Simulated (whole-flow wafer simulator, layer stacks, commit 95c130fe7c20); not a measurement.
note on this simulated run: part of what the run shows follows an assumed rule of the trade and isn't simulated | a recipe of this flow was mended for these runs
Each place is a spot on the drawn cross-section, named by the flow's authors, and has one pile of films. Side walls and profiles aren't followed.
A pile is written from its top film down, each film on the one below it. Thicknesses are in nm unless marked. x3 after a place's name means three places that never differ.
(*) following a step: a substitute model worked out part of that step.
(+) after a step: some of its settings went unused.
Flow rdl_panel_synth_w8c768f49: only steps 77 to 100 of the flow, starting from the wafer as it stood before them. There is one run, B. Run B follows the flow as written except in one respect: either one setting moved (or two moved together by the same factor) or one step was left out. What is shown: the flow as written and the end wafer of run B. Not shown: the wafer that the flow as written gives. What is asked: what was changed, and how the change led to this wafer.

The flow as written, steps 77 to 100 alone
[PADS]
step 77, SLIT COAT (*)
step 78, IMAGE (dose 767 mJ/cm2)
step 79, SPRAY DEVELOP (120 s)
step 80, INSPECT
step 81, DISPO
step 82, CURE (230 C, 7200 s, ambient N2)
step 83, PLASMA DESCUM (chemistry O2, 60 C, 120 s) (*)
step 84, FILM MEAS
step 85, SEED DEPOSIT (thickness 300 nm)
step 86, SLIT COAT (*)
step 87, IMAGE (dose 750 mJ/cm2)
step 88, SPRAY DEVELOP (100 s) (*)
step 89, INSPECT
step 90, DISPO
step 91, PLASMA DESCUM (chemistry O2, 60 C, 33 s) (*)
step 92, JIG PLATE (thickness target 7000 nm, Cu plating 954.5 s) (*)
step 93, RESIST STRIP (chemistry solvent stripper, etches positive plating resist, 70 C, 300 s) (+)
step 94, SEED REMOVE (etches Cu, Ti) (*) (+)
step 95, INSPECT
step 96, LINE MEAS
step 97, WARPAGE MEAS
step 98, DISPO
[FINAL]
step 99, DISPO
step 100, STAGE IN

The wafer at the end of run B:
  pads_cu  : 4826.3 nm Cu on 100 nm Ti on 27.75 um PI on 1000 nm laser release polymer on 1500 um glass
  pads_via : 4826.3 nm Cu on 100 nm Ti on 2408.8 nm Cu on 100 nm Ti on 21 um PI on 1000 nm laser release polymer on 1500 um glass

Cause: step 92, JIG PLATE: Cu plating 668.1 s was run, though the flow has Cu plating 954.5 s.

The path from the change to this, step by step:
  step 92, JIG PLATE (thickness target 7000 nm, Cu plating 954.5 s) (*)
      pads_cu, pads_land: +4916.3 Cu (in the flow as written it would be: +7023.8 Cu)
      pads_via: +4916.3 Cu (in the flow as written it would be: +8307.4 Cu)
